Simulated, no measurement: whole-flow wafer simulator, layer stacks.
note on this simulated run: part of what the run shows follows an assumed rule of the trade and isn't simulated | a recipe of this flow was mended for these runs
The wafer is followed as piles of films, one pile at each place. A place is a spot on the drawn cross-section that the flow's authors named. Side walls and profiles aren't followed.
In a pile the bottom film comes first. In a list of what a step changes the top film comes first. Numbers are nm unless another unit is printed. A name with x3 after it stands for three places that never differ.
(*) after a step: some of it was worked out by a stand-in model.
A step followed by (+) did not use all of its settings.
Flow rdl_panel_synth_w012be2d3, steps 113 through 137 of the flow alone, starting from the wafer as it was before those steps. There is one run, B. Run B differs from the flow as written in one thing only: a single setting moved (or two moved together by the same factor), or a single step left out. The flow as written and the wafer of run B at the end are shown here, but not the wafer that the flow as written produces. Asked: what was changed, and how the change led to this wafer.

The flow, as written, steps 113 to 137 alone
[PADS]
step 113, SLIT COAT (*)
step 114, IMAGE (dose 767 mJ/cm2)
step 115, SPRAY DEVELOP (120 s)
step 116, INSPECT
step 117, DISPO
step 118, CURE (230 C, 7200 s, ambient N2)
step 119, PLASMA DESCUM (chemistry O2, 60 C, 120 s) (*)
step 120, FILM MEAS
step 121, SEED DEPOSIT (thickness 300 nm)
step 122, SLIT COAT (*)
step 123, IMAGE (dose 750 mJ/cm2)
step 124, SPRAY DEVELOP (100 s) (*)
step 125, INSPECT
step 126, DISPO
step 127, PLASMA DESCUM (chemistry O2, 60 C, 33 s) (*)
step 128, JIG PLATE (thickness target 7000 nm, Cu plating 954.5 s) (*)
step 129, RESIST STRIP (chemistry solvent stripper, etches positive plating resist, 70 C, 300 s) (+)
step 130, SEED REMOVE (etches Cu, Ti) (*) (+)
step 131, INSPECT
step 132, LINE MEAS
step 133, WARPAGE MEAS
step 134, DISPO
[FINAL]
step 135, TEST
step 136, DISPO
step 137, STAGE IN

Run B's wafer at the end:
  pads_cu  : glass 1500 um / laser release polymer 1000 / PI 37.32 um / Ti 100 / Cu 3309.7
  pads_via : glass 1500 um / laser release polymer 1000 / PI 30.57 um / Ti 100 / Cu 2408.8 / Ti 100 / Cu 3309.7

Cause: step 128, JIG PLATE: Cu plating 462 s was run, though the flow has Cu plating 954.5 s.

The path from the change to this, step by step:
  step 128, JIG PLATE (thickness target 7000 nm, Cu plating 954.5 s) (*)
      pads_cu, pads_land: Cu gains 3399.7 (in the flow as written it would be: Cu gains 7023.8)
      pads_via: Cu gains 3399.7 (in the flow as written it would be: Cu gains 8307.4)
